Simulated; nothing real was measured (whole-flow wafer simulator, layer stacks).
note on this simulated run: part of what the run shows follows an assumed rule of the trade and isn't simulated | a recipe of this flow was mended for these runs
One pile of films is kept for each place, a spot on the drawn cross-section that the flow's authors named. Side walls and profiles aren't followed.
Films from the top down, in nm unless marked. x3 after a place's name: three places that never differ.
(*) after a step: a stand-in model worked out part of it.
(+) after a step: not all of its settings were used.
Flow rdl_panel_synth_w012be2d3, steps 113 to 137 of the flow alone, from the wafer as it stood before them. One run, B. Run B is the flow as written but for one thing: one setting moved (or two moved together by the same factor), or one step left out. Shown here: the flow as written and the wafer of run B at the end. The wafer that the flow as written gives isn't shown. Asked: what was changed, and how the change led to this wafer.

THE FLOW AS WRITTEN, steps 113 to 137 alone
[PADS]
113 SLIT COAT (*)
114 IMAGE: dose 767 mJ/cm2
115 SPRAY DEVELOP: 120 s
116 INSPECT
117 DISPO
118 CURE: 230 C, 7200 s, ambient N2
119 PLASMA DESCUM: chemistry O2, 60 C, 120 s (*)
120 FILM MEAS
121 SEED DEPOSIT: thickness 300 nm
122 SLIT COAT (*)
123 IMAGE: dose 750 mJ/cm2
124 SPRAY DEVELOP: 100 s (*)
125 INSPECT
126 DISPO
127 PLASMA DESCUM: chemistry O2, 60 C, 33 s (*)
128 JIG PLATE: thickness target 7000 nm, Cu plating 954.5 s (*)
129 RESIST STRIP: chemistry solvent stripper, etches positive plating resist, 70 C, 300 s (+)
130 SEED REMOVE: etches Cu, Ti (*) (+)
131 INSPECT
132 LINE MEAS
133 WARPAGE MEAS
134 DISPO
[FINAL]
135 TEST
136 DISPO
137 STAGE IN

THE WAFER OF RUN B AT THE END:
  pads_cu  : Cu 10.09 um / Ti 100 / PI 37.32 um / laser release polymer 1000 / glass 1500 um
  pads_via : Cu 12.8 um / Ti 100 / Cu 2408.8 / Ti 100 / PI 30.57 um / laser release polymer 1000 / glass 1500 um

The cause: step 128, JIG PLATE: Cu plating 1384 s was run, where the flow has Cu plating 954.5 s.

How the change led to this, step by step:
  128 JIG PLATE: thickness target 7000 nm, Cu plating 954.5 s (*)
      pads_cu, pads_land: Cu +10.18 um (as written it would be: Cu +7023.8)
      pads_via: Cu +12.89 um (as written it would be: Cu +8307.4)
